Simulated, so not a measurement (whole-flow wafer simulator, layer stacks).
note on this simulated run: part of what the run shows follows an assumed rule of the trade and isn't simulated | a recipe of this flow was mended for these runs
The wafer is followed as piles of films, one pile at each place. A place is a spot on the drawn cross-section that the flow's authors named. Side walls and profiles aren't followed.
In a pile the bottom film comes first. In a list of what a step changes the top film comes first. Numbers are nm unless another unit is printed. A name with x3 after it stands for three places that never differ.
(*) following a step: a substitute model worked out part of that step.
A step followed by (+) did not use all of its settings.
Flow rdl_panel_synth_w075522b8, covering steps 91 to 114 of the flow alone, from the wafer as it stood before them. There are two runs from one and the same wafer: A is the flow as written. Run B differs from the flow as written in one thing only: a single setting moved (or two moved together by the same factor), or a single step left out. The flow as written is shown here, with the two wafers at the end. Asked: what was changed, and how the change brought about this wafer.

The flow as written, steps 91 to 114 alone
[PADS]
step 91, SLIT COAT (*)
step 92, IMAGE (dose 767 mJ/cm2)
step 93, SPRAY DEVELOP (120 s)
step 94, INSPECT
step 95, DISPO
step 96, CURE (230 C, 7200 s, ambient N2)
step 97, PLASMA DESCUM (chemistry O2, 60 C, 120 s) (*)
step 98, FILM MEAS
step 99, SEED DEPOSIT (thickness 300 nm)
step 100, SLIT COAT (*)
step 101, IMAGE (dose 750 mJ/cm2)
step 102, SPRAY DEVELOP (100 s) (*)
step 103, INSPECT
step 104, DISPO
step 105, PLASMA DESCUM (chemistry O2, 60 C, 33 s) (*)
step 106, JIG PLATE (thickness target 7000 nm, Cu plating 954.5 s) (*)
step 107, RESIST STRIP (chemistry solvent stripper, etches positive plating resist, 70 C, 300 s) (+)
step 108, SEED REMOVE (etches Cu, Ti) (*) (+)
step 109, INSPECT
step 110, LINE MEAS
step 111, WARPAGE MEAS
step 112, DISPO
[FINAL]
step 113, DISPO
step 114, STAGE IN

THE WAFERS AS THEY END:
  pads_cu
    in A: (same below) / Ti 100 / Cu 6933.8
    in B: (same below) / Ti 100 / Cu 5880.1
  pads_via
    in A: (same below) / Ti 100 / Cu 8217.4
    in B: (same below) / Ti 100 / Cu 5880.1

The reason: step 106, JIG PLATE: Cu plating 811.3 s was run, though the flow has Cu plating 954.5 s.

Step by step, how the change led to this:
  step 106, JIG PLATE (thickness target 7000 nm, Cu plating 954.5 s) (*)
      pads_cu, pads_land: A +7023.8 Cu | B +5970.1 Cu
      pads_via: A +8307.4 Cu | B +5970.1 Cu
